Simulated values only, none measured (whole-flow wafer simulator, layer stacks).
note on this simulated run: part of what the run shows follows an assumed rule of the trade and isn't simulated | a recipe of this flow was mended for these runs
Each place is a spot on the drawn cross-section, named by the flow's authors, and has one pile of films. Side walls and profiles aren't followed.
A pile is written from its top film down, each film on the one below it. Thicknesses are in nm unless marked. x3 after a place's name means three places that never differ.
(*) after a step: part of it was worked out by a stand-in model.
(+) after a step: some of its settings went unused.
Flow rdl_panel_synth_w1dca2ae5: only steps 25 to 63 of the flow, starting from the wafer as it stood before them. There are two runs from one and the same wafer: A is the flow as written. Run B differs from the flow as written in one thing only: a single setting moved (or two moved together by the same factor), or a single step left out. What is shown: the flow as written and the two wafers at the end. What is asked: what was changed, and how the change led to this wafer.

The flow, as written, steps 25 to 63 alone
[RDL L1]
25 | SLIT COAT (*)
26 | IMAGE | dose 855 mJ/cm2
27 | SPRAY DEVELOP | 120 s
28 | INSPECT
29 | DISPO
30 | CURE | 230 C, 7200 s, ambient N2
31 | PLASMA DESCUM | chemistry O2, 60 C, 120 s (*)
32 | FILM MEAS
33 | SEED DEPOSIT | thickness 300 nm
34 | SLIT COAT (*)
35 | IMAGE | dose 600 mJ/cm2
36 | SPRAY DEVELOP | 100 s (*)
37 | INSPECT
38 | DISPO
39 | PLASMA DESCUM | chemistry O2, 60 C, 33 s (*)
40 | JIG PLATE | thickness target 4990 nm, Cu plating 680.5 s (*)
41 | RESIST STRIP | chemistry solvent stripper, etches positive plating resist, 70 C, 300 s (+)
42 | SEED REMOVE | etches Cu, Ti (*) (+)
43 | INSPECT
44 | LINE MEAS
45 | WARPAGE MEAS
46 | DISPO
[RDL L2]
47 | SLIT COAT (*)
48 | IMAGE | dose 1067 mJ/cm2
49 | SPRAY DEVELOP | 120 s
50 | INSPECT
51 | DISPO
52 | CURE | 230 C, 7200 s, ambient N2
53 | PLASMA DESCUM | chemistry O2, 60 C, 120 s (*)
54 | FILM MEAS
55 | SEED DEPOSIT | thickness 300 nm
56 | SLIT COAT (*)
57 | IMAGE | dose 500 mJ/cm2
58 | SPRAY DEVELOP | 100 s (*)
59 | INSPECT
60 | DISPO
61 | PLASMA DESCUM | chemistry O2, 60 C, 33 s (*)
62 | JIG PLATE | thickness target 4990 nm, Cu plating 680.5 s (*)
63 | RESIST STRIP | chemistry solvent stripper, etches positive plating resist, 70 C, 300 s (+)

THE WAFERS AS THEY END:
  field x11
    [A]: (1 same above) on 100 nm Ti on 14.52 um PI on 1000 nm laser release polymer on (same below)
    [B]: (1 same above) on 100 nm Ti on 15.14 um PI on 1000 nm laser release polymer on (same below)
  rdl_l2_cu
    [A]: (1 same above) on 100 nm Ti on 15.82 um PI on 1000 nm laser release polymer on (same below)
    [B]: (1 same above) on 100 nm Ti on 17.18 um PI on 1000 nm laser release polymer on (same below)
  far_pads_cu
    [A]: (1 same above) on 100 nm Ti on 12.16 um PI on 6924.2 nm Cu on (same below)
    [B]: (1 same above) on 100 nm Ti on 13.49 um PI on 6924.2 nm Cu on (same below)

The reason: step 40, JIG PLATE: Cu plating 1047 s was run, whereas the flow has Cu plating 680.5 s.

Step by step, how the change led to this:
  40 | JIG PLATE | thickness target 4990 nm, Cu plating 680.5 s (*)
      rdl_l1_cu, rdl_l1_land, rdl_l1_via, rdl_l1_rim, rdl_l2_land, rdl_l2_via: A Cu gains 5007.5 | B Cu gains 7704.5
  47 | SLIT COAT (*)
      rdl_l2_cu, rdl_l2_space: A PI gains 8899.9 | B PI gains 10.26 um
      rdl_l1_space: A PI gains 9924.5 | B PI gains 11.15 um
      (as well as at 19 more places)
  56 | SLIT COAT (*)
      rdl_l2_cu, rdl_l2_space: A ILINE-POS-THICK-GRADE-A gains 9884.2 (new film) | B ILINE-POS-THICK-GRADE-A gains 10.21 um (new film)
      far_pads_cu: A ILINE-POS-THICK-GRADE-A gains 9933.1 (new film) | B ILINE-POS-THICK-GRADE-A gains 10.23 um (new film)
      (as well as at 7 more places)
  58 | SPRAY DEVELOP | 100 s (*)
      rdl_l2_cu: A ILINE-POS-THICK-GRADE-A loses 9884.2 (all of it) | B ILINE-POS-THICK-GRADE-A loses 10.21 um (all of it)
      rdl_l2_land: A ILINE-POS-THICK-GRADE-A loses 7416.3 (all of it) | B ILINE-POS-THICK-GRADE-A loses 7049 (all of it)
      (as well as at 1 more place)
  63 | RESIST STRIP | chemistry solvent stripper, etches positive plating resist, 70 C, 300 s (+)
      far_pads_cu: A ILINE-POS-THICK-GRADE-A loses 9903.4 (all of it) | B ILINE-POS-THICK-GRADE-A loses 10.2 um (all of it)
      rdl_l1_cu: A ILINE-POS-THICK-GRADE-A loses 10.01 um (all of it) | B ILINE-POS-THICK-GRADE-A loses 9740.6 (all of it)
      (as well as at 5 more places)
